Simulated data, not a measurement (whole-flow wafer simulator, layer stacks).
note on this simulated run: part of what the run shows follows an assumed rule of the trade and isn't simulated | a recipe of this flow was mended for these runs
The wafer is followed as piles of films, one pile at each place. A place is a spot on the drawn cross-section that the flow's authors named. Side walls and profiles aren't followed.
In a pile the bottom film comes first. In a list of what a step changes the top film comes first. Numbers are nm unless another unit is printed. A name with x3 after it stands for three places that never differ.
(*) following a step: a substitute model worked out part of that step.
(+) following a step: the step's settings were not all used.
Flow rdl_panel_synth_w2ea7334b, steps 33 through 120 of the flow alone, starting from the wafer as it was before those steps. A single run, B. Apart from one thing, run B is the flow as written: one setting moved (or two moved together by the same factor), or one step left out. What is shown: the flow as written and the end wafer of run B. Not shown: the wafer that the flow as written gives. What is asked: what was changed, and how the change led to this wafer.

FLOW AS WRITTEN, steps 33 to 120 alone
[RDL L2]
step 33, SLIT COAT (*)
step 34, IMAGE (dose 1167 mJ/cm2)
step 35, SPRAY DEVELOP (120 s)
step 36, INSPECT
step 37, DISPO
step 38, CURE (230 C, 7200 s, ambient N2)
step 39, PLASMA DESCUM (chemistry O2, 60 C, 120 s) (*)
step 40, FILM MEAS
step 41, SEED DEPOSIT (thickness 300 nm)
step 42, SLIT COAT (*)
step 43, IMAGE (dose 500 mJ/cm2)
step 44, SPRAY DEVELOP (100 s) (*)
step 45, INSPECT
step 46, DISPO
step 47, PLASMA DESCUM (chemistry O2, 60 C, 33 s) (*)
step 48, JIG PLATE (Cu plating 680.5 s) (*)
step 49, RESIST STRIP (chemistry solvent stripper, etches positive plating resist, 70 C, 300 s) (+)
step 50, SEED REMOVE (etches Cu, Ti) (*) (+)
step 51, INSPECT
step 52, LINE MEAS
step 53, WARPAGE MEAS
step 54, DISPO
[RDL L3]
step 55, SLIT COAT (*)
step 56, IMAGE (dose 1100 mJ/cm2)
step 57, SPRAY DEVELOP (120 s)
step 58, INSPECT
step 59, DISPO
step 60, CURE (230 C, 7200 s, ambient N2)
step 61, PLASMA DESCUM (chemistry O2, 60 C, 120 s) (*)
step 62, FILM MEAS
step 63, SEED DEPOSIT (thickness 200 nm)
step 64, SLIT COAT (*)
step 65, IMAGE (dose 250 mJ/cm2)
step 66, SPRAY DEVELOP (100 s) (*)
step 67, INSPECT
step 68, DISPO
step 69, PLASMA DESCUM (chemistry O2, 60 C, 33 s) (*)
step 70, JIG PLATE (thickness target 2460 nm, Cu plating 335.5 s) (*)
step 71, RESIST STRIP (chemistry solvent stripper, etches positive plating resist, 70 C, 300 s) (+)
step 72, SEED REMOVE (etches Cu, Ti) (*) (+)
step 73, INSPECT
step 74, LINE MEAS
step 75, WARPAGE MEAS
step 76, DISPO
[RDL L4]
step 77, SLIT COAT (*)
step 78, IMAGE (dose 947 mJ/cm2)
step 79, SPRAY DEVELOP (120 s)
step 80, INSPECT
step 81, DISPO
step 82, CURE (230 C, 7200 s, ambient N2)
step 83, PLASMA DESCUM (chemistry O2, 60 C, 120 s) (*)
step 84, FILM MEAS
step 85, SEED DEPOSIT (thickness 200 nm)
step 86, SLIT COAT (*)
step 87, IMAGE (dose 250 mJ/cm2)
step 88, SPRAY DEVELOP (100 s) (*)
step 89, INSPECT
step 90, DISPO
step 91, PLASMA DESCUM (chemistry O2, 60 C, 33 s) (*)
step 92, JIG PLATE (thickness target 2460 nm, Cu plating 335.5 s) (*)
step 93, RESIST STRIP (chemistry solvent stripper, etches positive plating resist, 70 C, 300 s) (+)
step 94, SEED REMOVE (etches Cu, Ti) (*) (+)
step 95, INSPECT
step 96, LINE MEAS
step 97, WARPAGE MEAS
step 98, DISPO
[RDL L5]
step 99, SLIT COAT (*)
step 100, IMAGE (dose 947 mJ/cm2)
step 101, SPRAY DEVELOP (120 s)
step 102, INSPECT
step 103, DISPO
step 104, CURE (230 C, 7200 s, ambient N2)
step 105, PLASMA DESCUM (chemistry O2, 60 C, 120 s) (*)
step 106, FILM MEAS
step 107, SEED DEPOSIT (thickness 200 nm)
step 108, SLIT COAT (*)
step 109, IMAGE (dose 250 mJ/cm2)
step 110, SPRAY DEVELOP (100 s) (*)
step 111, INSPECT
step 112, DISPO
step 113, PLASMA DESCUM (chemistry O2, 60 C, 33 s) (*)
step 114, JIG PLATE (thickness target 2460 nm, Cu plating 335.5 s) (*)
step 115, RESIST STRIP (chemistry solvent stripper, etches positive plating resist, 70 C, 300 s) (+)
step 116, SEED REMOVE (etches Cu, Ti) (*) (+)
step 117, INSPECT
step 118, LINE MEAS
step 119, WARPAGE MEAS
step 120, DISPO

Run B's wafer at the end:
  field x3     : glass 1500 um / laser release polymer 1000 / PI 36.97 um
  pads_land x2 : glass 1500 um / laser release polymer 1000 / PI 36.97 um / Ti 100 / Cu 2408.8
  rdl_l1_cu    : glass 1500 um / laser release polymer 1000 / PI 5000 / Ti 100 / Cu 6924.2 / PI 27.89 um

What caused this: step 48, JIG PLATE: Cu plating 571.6 s was run, while the flow as written has Cu plating 680.5 s.

Step by step, how the change led to this:
  step 48, JIG PLATE (Cu plating 680.5 s) (*)
      rdl_l2_cu, rdl_l2_land, rdl_l2_via, rdl_l2_rim, rdl_l3_land, rdl_l3_via: +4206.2 Cu (in the flow as written it would be: +5007.5 Cu)
  step 55, SLIT COAT (*)
      rdl_l2_space: +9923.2 PI (in the flow as written it would be: +10.58 um PI)
      field x3, rdl_l4_cu, rdl_l4_space and 8 more: +7685.3 PI (in the flow as written it would be: +7936.4 PI)
      (and at 8 other places as well)
  step 64, SLIT COAT (*)
      rdl_l1_rim: +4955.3 ILINE-POS-THICK-GRADE-A (new film) (in the flow as written it would be: +5077.5 ILINE-POS-THICK-GRADE-A (new film))
      rdl_l2_via: +4617 ILINE-POS-THICK-GRADE-A (new film) (in the flow as written it would be: +4385.9 ILINE-POS-THICK-GRADE-A (new film))
  step 71, RESIST STRIP (chemistry solvent stripper, etches positive plating resist, 70 C, 300 s) (+)
      rdl_l1_rim: -4925.6 ILINE-POS-THICK-GRADE-A (all of it) (in the flow as written it would be: -5047.8 ILINE-POS-THICK-GRADE-A (all of it))
      rdl_l2_via: -4587.3 ILINE-POS-THICK-GRADE-A (all of it) (in the flow as written it would be: -4356.2 ILINE-POS-THICK-GRADE-A (all of it))
  step 77, SLIT COAT (*)
      rdl_l2_via: +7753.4 PI (in the flow as written it would be: +7515 PI)
      rdl_l3_via: +12 um PI (new film) (in the flow as written it would be: +11.89 um PI (new film))
